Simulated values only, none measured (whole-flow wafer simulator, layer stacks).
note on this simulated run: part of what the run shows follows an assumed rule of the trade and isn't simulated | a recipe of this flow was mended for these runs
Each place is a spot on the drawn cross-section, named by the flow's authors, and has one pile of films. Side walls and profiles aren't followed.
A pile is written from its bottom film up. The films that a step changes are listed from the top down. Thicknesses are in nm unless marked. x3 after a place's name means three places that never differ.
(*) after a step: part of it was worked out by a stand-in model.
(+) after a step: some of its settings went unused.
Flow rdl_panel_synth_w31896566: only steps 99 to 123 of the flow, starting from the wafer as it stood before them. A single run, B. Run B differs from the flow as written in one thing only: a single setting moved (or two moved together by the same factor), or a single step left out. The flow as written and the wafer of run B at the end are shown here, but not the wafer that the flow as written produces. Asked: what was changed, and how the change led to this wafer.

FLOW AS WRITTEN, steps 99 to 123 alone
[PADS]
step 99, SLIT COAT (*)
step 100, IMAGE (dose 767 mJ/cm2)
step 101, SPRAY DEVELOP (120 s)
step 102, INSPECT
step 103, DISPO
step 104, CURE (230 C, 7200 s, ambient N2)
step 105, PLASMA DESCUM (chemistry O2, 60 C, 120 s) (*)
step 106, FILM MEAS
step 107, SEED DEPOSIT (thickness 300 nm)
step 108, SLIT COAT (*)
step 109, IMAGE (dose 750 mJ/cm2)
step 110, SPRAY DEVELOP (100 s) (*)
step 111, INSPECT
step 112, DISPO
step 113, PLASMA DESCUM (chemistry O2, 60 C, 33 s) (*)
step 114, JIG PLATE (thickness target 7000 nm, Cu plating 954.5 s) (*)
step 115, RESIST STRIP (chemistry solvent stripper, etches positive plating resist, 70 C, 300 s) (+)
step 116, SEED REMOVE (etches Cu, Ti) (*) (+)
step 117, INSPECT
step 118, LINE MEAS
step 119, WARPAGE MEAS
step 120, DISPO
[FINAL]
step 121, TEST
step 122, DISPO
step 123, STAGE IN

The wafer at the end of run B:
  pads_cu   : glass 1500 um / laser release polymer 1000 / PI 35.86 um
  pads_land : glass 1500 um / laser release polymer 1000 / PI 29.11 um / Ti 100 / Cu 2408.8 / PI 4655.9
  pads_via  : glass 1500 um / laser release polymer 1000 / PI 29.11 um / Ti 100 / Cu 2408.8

What caused this: step 110, SPRAY DEVELOP: 100 s (*), was omitted.

How this came from the change, step by step:
  step 113, PLASMA DESCUM (chemistry O2, 60 C, 33 s) (*)
      pads_cu, pads_land, pads_via: -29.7 ILINE-POS-THICK-GRADE-A (as written it would have been: nothing)
  step 114, JIG PLATE (thickness target 7000 nm, Cu plating 954.5 s) (*)
      pads_cu, pads_land: nothing (as written it would have been: +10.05 um Au/Ni/Cu (new film))
      pads_via: nothing (as written it would have been: +12.72 um Au/Ni/Cu (new film))
  step 115, RESIST STRIP (chemistry solvent stripper, etches positive plating resist, 70 C, 300 s) (+)
      pads_cu: -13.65 um ILINE-POS-THICK-GRADE-A (all of it) (as written it would have been: nothing)
      pads_land: -13.08 um ILINE-POS-THICK-GRADE-A (all of it) (as written it would have been: nothing)
      (also at 1 further place)
  step 116, SEED REMOVE (etches Cu, Ti) (*) (+)
      pads_cu, pads_land, pads_via: -300 Cu (all of it), -100 Ti (all of it) (as written it would have been: nothing)
Taking metal films that touch as one body, pads_cu has 0 bodies; the flow as written gives 1 body.
Taking metal films that touch as one body, pads_land has 1 body; the flow as written gives 2 bodies (between them, from the top down: PI 4655.9).
